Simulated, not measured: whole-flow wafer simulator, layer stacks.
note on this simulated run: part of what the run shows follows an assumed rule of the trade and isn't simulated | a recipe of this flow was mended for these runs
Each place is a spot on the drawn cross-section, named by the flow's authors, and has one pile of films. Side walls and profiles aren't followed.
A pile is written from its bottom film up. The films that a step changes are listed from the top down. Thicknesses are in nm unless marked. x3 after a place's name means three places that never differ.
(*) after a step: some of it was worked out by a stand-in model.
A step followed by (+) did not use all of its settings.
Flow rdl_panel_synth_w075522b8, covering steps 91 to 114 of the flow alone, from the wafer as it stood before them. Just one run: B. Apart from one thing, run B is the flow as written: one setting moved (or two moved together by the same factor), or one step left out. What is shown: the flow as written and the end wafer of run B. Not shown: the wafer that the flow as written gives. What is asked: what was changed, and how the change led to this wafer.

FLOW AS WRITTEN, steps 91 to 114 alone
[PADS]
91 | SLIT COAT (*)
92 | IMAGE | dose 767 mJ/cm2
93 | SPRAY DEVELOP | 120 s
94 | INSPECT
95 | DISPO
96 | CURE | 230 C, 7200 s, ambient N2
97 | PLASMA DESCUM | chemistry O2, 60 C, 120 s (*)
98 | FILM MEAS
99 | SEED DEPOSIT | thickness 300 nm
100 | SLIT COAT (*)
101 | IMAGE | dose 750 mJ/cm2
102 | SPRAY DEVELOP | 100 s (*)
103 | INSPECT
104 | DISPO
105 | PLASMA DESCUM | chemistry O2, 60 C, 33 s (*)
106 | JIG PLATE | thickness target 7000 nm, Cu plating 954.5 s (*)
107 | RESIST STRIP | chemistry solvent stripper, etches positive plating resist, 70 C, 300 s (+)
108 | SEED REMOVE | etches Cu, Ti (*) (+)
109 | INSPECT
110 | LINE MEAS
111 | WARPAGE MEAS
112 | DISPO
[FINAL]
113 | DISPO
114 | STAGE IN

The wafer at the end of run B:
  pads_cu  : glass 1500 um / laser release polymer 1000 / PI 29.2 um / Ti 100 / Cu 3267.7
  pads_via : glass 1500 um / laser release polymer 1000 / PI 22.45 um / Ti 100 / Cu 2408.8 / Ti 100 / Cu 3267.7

The reason: step 106, JIG PLATE: Cu plating 456.3 s was run, whereas the flow has Cu plating 954.5 s.

How this came from the change, step by step:
  106 | JIG PLATE | thickness target 7000 nm, Cu plating 954.5 s (*)
      pads_cu, pads_land: +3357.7 Cu (as written it would have been: +7023.8 Cu)
      pads_via: +3357.7 Cu (as written it would have been: +8307.4 Cu)
